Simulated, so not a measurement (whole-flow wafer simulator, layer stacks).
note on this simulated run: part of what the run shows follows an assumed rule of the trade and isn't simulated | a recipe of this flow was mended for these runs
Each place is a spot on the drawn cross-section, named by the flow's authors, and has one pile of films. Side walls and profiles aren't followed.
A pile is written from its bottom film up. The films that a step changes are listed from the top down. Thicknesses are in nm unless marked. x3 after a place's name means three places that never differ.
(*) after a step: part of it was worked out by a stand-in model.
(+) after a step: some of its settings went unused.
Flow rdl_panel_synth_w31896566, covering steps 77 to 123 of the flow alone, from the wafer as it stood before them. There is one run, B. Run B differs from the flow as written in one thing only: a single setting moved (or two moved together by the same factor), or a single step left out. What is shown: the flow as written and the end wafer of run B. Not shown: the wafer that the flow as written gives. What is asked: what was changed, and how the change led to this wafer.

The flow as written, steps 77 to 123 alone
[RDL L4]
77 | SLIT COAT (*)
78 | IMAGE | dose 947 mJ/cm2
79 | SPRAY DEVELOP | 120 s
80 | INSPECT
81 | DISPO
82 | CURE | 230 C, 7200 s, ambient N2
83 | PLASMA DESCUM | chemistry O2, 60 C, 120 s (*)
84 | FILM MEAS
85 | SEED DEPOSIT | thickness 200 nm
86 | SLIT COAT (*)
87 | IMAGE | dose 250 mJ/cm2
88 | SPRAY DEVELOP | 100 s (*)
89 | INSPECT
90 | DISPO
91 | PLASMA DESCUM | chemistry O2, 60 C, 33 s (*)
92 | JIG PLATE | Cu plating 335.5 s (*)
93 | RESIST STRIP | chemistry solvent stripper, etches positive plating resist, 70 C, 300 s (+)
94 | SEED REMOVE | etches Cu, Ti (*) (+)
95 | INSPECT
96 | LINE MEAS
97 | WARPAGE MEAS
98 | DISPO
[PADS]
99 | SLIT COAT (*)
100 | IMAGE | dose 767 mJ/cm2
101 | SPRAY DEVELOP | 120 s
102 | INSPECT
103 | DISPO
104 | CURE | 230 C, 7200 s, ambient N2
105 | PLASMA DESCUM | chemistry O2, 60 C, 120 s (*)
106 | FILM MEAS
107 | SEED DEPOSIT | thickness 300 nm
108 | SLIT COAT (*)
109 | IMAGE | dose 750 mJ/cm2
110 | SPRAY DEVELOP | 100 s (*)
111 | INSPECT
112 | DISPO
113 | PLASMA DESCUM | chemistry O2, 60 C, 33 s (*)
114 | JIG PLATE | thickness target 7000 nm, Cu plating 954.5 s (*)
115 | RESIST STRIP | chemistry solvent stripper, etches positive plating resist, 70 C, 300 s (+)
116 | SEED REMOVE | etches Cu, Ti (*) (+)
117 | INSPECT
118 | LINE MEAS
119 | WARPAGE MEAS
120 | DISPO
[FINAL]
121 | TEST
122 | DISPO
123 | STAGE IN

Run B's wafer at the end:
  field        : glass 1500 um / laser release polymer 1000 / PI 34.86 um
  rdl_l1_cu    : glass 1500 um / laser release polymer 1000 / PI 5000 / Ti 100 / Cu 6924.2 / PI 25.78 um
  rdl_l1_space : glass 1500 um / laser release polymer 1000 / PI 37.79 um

Cause: step 92, JIG PLATE: Cu plating 281.8 s was run, whereas the flow has Cu plating 335.5 s.

Step by step, how the change led to this:
  92 | JIG PLATE | Cu plating 335.5 s (*)
      rdl_l4_cu, rdl_l4_land, rdl_l4_via, pads_land, pads_via: Cu gains 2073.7 (it would be, as written: Cu gains 2468.8)
  99 | SLIT COAT (*)
      field: PI gains 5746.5 (it would be, as written: PI gains 5893.8)
      rdl_l1_cu: PI gains 5727.6 (it would be, as written: PI gains 5874.7)
      (as well as at 18 more places)
  108 | SLIT COAT (*)
      rdl_l4_cu: ILINE-POS-THICK-GRADE-A gains 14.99 um (new film) (it would be, as written: ILINE-POS-THICK-GRADE-A gains 15.12 um (new film))
      rdl_l4_space: ILINE-POS-THICK-GRADE-A gains 15 um (new film) (it would be, as written: ILINE-POS-THICK-GRADE-A gains 15.12 um (new film))
      (as well as at 6 more places)
  110 | SPRAY DEVELOP | 100 s (*)
      pads_cu: ILINE-POS-THICK-GRADE-A loses 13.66 um (all of it) (it would be, as written: ILINE-POS-THICK-GRADE-A loses 13.68 um (all of it))
      pads_land: ILINE-POS-THICK-GRADE-A loses 13.14 um (all of it) (it would be, as written: ILINE-POS-THICK-GRADE-A loses 13.11 um (all of it))
      (as well as at 1 more place)
  114 | JIG PLATE | thickness target 7000 nm, Cu plating 954.5 s (*)
      pads_via: Au/Ni/Cu gains 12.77 um (new film) (it would be, as written: Au/Ni/Cu gains 12.72 um (new film))
  115 | RESIST STRIP | chemistry solvent stripper, etches positive plating resist, 70 C, 300 s (+)
      rdl_l4_cu: ILINE-POS-THICK-GRADE-A loses 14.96 um (all of it) (it would be, as written: ILINE-POS-THICK-GRADE-A loses 15.09 um (all of it))
      rdl_l4_space: ILINE-POS-THICK-GRADE-A loses 14.98 um (all of it) (it would be, as written: ILINE-POS-THICK-GRADE-A loses 15.09 um (all of it))
      (as well as at 3 more places)
